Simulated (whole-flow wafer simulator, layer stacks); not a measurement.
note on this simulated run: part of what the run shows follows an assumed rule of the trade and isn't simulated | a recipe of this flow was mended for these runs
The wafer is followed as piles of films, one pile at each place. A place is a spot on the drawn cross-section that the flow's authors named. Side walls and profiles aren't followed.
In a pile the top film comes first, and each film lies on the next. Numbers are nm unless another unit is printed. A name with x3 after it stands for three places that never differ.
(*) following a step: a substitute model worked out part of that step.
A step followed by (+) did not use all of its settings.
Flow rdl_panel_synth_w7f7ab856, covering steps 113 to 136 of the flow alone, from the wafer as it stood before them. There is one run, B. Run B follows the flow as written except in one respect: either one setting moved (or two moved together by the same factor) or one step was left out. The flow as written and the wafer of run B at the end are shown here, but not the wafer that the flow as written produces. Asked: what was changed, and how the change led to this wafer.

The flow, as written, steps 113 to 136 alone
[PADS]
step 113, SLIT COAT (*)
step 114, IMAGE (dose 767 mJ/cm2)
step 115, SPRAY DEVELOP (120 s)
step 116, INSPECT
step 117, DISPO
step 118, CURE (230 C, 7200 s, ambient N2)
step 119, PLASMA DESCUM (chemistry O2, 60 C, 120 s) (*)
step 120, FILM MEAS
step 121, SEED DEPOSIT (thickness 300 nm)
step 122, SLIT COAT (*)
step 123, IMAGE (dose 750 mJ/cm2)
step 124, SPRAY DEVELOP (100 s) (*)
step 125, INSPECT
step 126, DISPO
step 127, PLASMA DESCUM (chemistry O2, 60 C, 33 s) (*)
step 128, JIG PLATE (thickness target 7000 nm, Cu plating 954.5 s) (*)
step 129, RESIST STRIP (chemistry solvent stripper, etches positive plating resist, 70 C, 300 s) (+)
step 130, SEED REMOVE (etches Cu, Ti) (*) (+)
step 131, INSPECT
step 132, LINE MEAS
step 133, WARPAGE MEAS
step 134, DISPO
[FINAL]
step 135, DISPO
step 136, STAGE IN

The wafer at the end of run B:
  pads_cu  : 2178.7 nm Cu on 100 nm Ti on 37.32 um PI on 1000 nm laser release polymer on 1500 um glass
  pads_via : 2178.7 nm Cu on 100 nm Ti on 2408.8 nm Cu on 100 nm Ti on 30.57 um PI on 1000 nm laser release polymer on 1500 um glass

The reason: step 128, JIG PLATE: Cu plating 308.3 s was run, while the flow as written has Cu plating 954.5 s.

How this came from the change, step by step:
  step 128, JIG PLATE (thickness target 7000 nm, Cu plating 954.5 s) (*)
      pads_cu, pads_land: +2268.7 Cu (in the flow as written it would be: +7023.8 Cu)
      pads_via: +2268.7 Cu (in the flow as written it would be: +8307.4 Cu)
